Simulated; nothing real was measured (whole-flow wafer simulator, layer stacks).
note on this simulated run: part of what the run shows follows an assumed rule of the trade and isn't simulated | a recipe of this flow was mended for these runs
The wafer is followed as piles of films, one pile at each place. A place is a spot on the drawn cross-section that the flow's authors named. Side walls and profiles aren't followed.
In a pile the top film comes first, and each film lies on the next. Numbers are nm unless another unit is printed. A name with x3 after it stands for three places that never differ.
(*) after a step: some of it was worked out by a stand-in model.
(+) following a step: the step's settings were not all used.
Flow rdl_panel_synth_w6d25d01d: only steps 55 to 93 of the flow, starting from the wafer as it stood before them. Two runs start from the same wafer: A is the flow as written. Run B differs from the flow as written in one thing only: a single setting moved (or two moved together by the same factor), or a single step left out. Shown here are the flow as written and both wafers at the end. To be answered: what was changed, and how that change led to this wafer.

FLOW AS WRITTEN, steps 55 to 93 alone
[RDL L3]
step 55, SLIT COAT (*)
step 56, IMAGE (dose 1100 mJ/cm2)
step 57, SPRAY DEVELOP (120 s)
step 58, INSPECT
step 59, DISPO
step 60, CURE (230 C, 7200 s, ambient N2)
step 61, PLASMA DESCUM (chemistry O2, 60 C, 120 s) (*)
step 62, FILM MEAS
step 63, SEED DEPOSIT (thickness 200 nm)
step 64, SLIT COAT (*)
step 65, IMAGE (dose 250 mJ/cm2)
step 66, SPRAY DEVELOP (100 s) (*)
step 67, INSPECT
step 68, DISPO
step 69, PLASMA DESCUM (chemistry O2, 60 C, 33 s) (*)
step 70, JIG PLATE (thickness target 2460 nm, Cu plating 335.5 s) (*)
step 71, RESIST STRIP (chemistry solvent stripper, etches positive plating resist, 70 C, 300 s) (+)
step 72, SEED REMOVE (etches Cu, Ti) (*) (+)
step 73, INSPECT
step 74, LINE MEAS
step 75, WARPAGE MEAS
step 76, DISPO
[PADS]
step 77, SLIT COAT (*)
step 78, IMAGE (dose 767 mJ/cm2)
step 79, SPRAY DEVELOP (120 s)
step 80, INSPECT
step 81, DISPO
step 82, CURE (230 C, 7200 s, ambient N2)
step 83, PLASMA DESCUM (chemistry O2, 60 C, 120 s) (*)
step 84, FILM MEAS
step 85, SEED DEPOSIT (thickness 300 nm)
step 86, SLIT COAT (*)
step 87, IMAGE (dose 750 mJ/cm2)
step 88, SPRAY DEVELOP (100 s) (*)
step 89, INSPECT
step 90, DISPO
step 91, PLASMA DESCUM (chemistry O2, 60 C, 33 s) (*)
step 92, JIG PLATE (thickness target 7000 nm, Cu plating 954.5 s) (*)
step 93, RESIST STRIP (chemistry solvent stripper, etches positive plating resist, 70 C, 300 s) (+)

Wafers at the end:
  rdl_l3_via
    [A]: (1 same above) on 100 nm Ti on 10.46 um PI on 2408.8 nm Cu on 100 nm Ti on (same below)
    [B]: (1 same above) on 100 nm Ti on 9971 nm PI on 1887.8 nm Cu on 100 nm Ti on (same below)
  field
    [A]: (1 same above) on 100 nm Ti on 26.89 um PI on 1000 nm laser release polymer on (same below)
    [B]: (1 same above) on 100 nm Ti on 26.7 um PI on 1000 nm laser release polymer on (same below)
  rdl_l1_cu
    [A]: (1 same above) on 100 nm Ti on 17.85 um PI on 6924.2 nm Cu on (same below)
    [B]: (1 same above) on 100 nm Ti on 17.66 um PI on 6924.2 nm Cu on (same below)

Cause: step 70, JIG PLATE: Cu plating 264.7 s was run, whereas the flow has Cu plating 335.5 s.

How this came from the change, step by step:
  step 70, JIG PLATE (thickness target 2460 nm, Cu plating 335.5 s) (*)
      rdl_l3_cu, rdl_l3_land, rdl_l3_via, pads_land, pads_via: A Cu gains 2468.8 | B Cu gains 1947.8
  step 77, SLIT COAT (*)
      rdl_l3_via: A PI gains 10.46 um (new film) | B PI gains 9971 (new film)
      field: A PI gains 5893.8 | B PI gains 5700.1
      (and at 13 other places as well)
  step 86, SLIT COAT (*)
      rdl_l2_space: A ILINE-POS-THICK-GRADE-A gains 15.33 um (new film) | B ILINE-POS-THICK-GRADE-A gains 15.34 um (new film)
      rdl_l2_land: A ILINE-POS-THICK-GRADE-A gains 14.62 um (new film) | B ILINE-POS-THICK-GRADE-A gains 14.61 um (new film)
      (and at 9 other places as well)
  step 88, SPRAY DEVELOP (100 s) (*)
      pads_cu: A ILINE-POS-THICK-GRADE-A loses 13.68 um (all of it) | B ILINE-POS-THICK-GRADE-A loses 13.66 um (all of it)
      pads_land: A ILINE-POS-THICK-GRADE-A loses 13.11 um (all of it) | B ILINE-POS-THICK-GRADE-A loses 13.16 um (all of it)
      (and at 1 other place as well)
  step 92, JIG PLATE (thickness target 7000 nm, Cu plating 954.5 s) (*)
      pads_via: A Au/Ni/Cu gains 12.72 um (new film) | B Au/Ni/Cu gains 12.79 um (new film)
  step 93, RESIST STRIP (chemistry solvent stripper, etches positive plating resist, 70 C, 300 s) (+)
      rdl_l2_space: A ILINE-POS-THICK-GRADE-A loses 15.3 um (all of it) | B ILINE-POS-THICK-GRADE-A loses 15.31 um (all of it)
      rdl_l3_cu: A ILINE-POS-THICK-GRADE-A loses 15.25 um (all of it) | B ILINE-POS-THICK-GRADE-A loses 15.1 um (all of it)
      (and at 5 other places as well)
